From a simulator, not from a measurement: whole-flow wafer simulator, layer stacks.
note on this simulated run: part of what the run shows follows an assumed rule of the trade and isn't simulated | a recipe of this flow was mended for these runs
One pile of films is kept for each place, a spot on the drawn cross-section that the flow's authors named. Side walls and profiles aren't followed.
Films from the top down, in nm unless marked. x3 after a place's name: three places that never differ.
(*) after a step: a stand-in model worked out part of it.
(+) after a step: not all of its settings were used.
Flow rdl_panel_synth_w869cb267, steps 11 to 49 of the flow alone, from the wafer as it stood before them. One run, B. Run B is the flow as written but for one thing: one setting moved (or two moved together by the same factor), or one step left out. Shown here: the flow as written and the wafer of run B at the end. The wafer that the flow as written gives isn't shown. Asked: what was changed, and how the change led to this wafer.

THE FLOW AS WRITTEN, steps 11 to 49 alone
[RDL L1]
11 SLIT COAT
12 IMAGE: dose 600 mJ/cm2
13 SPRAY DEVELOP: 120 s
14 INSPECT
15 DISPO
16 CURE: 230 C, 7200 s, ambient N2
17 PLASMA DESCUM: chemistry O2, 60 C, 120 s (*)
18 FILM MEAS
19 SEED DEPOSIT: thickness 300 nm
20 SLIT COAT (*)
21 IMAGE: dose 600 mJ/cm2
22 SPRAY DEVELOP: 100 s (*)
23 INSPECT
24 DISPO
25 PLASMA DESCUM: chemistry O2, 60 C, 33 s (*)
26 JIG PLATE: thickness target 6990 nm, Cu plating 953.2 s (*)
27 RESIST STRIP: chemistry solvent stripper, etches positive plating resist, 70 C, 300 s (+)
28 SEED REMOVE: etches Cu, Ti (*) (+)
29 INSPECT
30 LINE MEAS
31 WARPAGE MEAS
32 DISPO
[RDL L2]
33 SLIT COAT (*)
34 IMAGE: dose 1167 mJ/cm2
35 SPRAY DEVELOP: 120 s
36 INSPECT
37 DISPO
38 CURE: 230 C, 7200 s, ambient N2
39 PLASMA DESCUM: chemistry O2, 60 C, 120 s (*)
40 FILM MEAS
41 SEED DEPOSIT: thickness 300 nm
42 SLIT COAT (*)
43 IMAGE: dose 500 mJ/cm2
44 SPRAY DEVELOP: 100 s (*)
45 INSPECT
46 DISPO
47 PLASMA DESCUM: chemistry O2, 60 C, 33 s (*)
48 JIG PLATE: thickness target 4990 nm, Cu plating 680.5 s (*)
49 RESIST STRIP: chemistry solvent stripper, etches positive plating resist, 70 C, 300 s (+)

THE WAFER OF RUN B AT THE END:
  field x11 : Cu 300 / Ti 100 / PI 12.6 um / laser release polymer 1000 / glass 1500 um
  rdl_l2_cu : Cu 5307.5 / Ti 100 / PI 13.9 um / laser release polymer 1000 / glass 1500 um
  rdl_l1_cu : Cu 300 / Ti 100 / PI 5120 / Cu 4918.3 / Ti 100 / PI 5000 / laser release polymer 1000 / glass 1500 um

The cause: step 26, JIG PLATE: Cu plating 680.6 s was run, where the flow has Cu plating 953.2 s.

How the change led to this, step by step:
  26 JIG PLATE: thickness target 6990 nm, Cu plating 953.2 s (*)
      rdl_l1_cu, rdl_l1_via, rdl_l1_rim, rdl_l2_land, rdl_l2_via: Cu +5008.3 (as written it would be: Cu +7014.2)
  33 SLIT COAT (*)
      rdl_l1_space: PI +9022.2 (as written it would be: PI +10.38 um)
      field x11, rdl_l2_rim x3: PI +7601.1 (as written it would be: PI +8062.5)
      (and at 5 more places)
  42 SLIT COAT (*)
      rdl_l2_cu, rdl_l2_space: ILINE-POS-THICK-GRADE-A +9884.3 (new film) (as written it would be: ILINE-POS-THICK-GRADE-A +10.13 um (new film))
      rdl_l1_space: ILINE-POS-THICK-GRADE-A +10.24 um (new film) (as written it would be: ILINE-POS-THICK-GRADE-A +10.52 um (new film))
      (and at 3 more places)
  44 SPRAY DEVELOP: 100 s (*)
      rdl_l2_cu: ILINE-POS-THICK-GRADE-A -9884.3 (all of it) (as written it would be: ILINE-POS-THICK-GRADE-A -10.13 um (all of it))
      rdl_l2_land: ILINE-POS-THICK-GRADE-A -7416.2 (all of it) (as written it would be: ILINE-POS-THICK-GRADE-A -7139.5 (all of it))
      (and at 1 more place)
  49 RESIST STRIP: chemistry solvent stripper, etches positive plating resist, 70 C, 300 s (+)
      rdl_l2_space: ILINE-POS-THICK-GRADE-A -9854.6 (all of it) (as written it would be: ILINE-POS-THICK-GRADE-A -10.1 um (all of it))
      rdl_l1_space: ILINE-POS-THICK-GRADE-A -10.21 um (all of it) (as written it would be: ILINE-POS-THICK-GRADE-A -10.49 um (all of it))
      (and at 1 more place)
